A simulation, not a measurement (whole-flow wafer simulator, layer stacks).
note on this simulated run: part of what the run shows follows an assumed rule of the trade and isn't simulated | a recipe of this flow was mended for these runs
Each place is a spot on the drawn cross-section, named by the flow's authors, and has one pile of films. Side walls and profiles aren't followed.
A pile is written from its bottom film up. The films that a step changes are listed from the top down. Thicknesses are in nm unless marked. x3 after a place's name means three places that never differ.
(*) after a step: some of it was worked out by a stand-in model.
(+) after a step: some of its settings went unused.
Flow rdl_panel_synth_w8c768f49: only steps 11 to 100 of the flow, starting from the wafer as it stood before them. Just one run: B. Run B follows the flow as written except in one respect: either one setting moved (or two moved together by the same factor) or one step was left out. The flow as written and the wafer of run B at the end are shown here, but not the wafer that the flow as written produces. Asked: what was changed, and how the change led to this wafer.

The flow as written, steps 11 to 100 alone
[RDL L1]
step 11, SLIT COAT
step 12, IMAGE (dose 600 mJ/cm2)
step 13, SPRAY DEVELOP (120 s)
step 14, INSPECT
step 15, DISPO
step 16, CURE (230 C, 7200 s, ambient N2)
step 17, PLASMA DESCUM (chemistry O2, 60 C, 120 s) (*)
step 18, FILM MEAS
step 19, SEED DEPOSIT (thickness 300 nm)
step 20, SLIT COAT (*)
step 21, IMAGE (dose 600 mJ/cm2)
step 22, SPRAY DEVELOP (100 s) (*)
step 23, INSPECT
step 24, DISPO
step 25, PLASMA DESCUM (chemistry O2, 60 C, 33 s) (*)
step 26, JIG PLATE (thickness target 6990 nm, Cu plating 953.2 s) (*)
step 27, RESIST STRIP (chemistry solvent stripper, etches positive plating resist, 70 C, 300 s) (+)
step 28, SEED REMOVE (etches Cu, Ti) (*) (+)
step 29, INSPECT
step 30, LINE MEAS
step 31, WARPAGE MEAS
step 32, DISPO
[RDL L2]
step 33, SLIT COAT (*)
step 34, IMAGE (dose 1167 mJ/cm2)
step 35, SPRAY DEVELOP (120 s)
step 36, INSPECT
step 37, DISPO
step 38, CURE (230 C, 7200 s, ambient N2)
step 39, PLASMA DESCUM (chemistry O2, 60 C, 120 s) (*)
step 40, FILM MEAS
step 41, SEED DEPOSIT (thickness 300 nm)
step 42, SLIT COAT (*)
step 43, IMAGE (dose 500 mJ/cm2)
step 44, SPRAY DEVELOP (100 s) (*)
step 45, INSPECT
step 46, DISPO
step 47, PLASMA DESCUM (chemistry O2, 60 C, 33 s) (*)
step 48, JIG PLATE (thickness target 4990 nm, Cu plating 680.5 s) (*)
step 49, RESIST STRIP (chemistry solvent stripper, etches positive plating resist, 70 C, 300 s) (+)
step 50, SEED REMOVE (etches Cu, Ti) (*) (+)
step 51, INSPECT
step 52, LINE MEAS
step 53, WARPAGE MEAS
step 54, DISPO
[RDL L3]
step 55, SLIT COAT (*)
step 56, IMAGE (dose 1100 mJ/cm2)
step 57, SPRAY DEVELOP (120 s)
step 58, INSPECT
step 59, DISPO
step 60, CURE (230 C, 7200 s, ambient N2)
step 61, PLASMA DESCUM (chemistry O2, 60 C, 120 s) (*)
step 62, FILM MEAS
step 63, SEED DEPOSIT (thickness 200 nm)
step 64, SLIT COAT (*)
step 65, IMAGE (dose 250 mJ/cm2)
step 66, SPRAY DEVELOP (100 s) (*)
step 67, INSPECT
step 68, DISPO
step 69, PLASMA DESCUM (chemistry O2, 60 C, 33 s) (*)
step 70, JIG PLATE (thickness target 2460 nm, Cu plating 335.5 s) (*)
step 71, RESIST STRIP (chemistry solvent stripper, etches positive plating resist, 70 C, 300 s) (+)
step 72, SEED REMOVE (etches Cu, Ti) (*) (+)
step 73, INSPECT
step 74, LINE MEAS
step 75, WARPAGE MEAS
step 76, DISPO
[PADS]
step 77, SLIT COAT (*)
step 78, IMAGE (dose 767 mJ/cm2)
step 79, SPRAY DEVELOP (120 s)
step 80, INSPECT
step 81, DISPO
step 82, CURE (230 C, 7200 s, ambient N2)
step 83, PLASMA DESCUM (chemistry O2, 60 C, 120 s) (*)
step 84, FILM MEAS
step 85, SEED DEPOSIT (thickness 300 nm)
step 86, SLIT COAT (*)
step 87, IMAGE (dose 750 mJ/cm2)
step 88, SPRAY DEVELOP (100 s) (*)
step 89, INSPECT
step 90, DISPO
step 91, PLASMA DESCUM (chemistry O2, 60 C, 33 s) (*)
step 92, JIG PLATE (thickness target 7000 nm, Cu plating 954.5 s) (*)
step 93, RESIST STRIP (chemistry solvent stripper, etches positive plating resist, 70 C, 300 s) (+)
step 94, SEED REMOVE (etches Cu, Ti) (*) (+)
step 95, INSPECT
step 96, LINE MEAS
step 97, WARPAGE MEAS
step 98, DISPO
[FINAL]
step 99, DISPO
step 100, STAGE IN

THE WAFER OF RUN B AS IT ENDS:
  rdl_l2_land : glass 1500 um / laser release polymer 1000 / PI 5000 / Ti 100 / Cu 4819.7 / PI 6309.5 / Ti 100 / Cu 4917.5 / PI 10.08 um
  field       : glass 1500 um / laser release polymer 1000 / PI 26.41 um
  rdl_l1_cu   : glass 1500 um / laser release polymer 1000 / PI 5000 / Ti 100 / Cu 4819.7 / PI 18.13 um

The reason: step 26, JIG PLATE: Cu plating 667.2 s was run, while the flow as written has Cu plating 953.2 s.

How this came from the change, step by step:
  step 26, JIG PLATE (thickness target 6990 nm, Cu plating 953.2 s) (*)
      rdl_l1_cu, rdl_l1_via, rdl_l1_rim, rdl_l2_land, rdl_l2_via: +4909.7 Cu (as written it would have been: +7014.2 Cu)
  step 33, SLIT COAT (*)
      rdl_l1_space: +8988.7 PI (as written it would have been: +10.38 um PI)
      field, rdl_l3_cu, rdl_l3_space and 7 more: +7578.7 PI (as written it would have been: +8062.5 PI)
      (as well as at 5 more places)
  step 42, SLIT COAT (*)
      rdl_l2_cu, rdl_l2_space: +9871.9 ILINE-POS-THICK-GRADE-A (new film) (as written it would have been: +10.13 um ILINE-POS-THICK-GRADE-A (new film))
      rdl_l1_space: +10.23 um ILINE-POS-THICK-GRADE-A (new film) (as written it would have been: +10.52 um ILINE-POS-THICK-GRADE-A (new film))
      (as well as at 3 more places)
  step 44, SPRAY DEVELOP (100 s) (*)
      rdl_l2_cu: -9871.9 ILINE-POS-THICK-GRADE-A (all of it) (as written it would have been: -10.13 um ILINE-POS-THICK-GRADE-A (all of it))
      rdl_l2_land: -7430.4 ILINE-POS-THICK-GRADE-A (all of it) (as written it would have been: -7139.5 ILINE-POS-THICK-GRADE-A (all of it))
      (as well as at 1 more place)
  step 49, RESIST STRIP (chemistry solvent stripper, etches positive plating resist, 70 C, 300 s) (+)
      rdl_l2_space: -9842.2 ILINE-POS-THICK-GRADE-A (all of it) (as written it would have been: -10.1 um ILINE-POS-THICK-GRADE-A (all of it))
      rdl_l1_space: -10.2 um ILINE-POS-THICK-GRADE-A (all of it) (as written it would have been: -10.49 um ILINE-POS-THICK-GRADE-A (all of it))
      (as well as at 1 more place)
  step 55, SLIT COAT (*)
      rdl_l1_space: +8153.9 PI (as written it would have been: +8409.5 PI)
      rdl_l1_via: +8239.9 PI (as written it would have been: +8010.4 PI)
      (as well as at 4 more places)
  step 64, SLIT COAT (*)
      rdl_l1_space: +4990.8 ILINE-POS-THICK-GRADE-A (new film) (as written it would have been: +5109.9 ILINE-POS-THICK-GRADE-A (new film))
      rdl_l1_via: +5118.1 ILINE-POS-THICK-GRADE-A (new film) (as written it would have been: +4989.6 ILINE-POS-THICK-GRADE-A (new film))
      (as well as at 3 more places)
  step 71, RESIST STRIP (chemistry solvent stripper, etches positive plating resist, 70 C, 300 s) (+)
      rdl_l1_space: -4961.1 ILINE-POS-THICK-GRADE-A (all of it) (as written it would have been: -5080.2 ILINE-POS-THICK-GRADE-A (all of it))
      rdl_l1_via: -5088.4 ILINE-POS-THICK-GRADE-A (all of it) (as written it would have been: -4959.9 ILINE-POS-THICK-GRADE-A (all of it))
      (as well as at 3 more places)
  step 77, SLIT COAT (*)
      rdl_l2_cu: +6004 PI (as written it would have been: +6131.9 PI)
      rdl_l2_land: +5183.4 PI (as written it would have been: +5066.5 PI)
      (as well as at 1 more place)
  step 86, SLIT COAT (*)
      rdl_l1_cu: +14.93 um ILINE-POS-THICK-GRADE-A (new film) (as written it would have been: +14.96 um ILINE-POS-THICK-GRADE-A (new film))
      rdl_l1_space: +14.97 um ILINE-POS-THICK-GRADE-A (new film) (as written it would have been: +15.05 um ILINE-POS-THICK-GRADE-A (new film))
      (as well as at 6 more places)
  step 93, RESIST STRIP (chemistry solvent stripper, etches positive plating resist, 70 C, 300 s) (+)
      rdl_l1_cu: -14.9 um ILINE-POS-THICK-GRADE-A (all of it) (as written it would have been: -14.93 um ILINE-POS-THICK-GRADE-A (all of it))
      rdl_l1_space: -14.94 um ILINE-POS-THICK-GRADE-A (all of it) (as written it would have been: -15.02 um ILINE-POS-THICK-GRADE-A (all of it))
      (as well as at 6 more places)
